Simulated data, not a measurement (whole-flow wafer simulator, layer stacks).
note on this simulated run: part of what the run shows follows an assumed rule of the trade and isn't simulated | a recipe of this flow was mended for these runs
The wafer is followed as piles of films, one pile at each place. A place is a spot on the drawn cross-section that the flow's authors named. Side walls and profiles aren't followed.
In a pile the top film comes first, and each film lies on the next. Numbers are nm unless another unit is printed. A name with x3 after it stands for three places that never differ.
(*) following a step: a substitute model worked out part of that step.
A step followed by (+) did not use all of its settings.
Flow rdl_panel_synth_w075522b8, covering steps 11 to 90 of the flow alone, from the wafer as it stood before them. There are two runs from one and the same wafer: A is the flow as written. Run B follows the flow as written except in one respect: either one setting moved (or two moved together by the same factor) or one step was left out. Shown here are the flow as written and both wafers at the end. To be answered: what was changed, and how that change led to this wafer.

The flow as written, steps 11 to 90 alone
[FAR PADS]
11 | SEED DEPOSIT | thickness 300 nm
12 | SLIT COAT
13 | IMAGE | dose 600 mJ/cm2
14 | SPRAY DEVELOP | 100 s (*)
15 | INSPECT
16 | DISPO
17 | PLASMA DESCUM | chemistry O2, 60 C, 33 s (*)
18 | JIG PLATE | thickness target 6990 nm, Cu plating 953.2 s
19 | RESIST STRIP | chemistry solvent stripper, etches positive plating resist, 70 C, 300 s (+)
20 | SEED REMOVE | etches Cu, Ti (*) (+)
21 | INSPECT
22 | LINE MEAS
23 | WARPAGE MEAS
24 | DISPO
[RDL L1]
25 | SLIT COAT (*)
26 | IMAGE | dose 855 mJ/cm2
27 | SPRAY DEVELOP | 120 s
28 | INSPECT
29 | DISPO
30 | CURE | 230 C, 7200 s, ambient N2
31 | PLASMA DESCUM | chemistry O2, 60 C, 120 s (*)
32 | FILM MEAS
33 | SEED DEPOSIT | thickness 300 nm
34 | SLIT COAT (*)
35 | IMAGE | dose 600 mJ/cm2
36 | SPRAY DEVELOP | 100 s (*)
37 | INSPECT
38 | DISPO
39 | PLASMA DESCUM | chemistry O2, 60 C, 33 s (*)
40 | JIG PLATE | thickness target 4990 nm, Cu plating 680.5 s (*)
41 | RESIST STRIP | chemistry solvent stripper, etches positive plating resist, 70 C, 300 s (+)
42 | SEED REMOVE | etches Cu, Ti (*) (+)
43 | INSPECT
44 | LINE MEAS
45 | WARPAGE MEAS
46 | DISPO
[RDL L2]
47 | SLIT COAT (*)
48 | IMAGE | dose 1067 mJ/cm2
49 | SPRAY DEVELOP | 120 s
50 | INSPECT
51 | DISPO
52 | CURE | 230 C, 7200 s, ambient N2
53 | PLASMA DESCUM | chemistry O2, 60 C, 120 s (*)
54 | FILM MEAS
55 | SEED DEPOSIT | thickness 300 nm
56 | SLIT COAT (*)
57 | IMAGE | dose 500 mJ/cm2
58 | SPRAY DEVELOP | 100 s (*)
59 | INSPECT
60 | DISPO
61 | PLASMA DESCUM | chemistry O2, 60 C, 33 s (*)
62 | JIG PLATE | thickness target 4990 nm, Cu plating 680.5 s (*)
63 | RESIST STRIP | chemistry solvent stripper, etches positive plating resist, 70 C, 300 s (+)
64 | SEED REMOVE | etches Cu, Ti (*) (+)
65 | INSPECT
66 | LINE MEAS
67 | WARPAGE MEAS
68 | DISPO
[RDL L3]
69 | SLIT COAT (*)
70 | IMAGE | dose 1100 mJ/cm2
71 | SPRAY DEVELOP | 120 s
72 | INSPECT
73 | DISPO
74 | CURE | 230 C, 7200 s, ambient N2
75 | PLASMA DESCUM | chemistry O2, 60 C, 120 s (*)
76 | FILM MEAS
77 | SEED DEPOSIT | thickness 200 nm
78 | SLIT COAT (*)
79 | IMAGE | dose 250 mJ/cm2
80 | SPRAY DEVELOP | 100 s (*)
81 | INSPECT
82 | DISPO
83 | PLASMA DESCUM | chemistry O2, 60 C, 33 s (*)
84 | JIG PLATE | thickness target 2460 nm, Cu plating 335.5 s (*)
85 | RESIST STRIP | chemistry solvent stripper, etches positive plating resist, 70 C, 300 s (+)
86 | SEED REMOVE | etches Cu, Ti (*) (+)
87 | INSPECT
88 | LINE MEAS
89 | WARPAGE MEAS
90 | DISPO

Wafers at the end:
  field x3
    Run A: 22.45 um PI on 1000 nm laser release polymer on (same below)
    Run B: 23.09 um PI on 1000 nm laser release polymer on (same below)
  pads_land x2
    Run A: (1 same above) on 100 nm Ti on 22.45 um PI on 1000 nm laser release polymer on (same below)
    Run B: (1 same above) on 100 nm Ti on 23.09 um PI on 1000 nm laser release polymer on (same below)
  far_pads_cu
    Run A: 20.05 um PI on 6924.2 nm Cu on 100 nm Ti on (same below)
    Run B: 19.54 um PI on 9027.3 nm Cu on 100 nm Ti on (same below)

What caused this: step 18, JIG PLATE: Cu plating 1239 s was run, though the flow has Cu plating 953.2 s.

How this came from the change, step by step:
  18 | JIG PLATE | thickness target 6990 nm, Cu plating 953.2 s
      far_pads_cu, rdl_l1_land, rdl_l1_via: A +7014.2 Cu | B +9117.3 Cu
  25 | SLIT COAT (*)
      field x3, rdl_l2_cu, rdl_l2_space and 10 more: A +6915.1 PI (new film) | B +7548 PI (new film)
      far_pads_cu: A +4450.5 PI (new film) | B +4265.6 PI (new film)
      (also at 2 further places)
  34 | SLIT COAT (*)
      far_pads_cu: A +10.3 um ILINE-POS-THICK-GRADE-A (new film) | B +10.33 um ILINE-POS-THICK-GRADE-A (new film)
      rdl_l1_cu: A +12.38 um ILINE-POS-THICK-GRADE-A (new film) | B +13.15 um ILINE-POS-THICK-GRADE-A (new film)
      (also at 2 further places)
  36 | SPRAY DEVELOP | 100 s (*)
      rdl_l1_cu: A -12.38 um ILINE-POS-THICK-GRADE-A (all of it) | B -13.15 um ILINE-POS-THICK-GRADE-A (all of it)
      rdl_l1_via: A -13.33 um ILINE-POS-THICK-GRADE-A (all of it) | B -13.3 um ILINE-POS-THICK-GRADE-A (all of it)
  41 | RESIST STRIP | chemistry solvent stripper, etches positive plating resist, 70 C, 300 s (+)
      far_pads_cu: A -10.27 um ILINE-POS-THICK-GRADE-A (all of it) | B -10.3 um ILINE-POS-THICK-GRADE-A (all of it)
      rdl_l1_space: A -12.36 um ILINE-POS-THICK-GRADE-A (all of it) | B -13.2 um ILINE-POS-THICK-GRADE-A (all of it)
  47 | SLIT COAT (*)
      rdl_l1_space: A +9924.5 PI | B +10.26 um PI
      far_pads_cu: A +7707.8 PI | B +7493.7 PI
      (also at 3 further places)
  56 | SLIT COAT (*)
      rdl_l1_cu: A +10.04 um ILINE-POS-THICK-GRADE-A (new film) | B +10.26 um ILINE-POS-THICK-GRADE-A (new film)
      rdl_l1_space: A +11.02 um ILINE-POS-THICK-GRADE-A (new film) | B +11.23 um ILINE-POS-THICK-GRADE-A (new film)
      (also at 1 further place)
  63 | RESIST STRIP | chemistry solvent stripper, etches positive plating resist, 70 C, 300 s (+)
      rdl_l1_cu: A -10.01 um ILINE-POS-THICK-GRADE-A (all of it) | B -10.23 um ILINE-POS-THICK-GRADE-A (all of it)
      rdl_l1_space: A -10.99 um ILINE-POS-THICK-GRADE-A (all of it) | B -11.2 um ILINE-POS-THICK-GRADE-A (all of it)
      (also at 1 further place)
  69 | SLIT COAT (*)
      rdl_l1_cu: A +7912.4 PI | B +8099.4 PI
      rdl_l1_land: A +6541.5 PI | B +6393.5 PI
  78 | SLIT COAT (*)
      rdl_l1_land: A +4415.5 ILINE-POS-THICK-GRADE-A (new film) | B +4311.8 ILINE-POS-THICK-GRADE-A (new film)
      rdl_l1_via: A +4607.1 ILINE-POS-THICK-GRADE-A (new film) | B +4493.5 ILINE-POS-THICK-GRADE-A (new film)
  85 | RESIST STRIP | chemistry solvent stripper, etches positive plating resist, 70 C, 300 s (+)
      rdl_l1_land: A -4385.8 ILINE-POS-THICK-GRADE-A (all of it) | B -4282.1 ILINE-POS-THICK-GRADE-A (all of it)
      rdl_l1_via: A -4577.4 ILINE-POS-THICK-GRADE-A (all of it) | B -4463.8 ILINE-POS-THICK-GRADE-A (all of it)
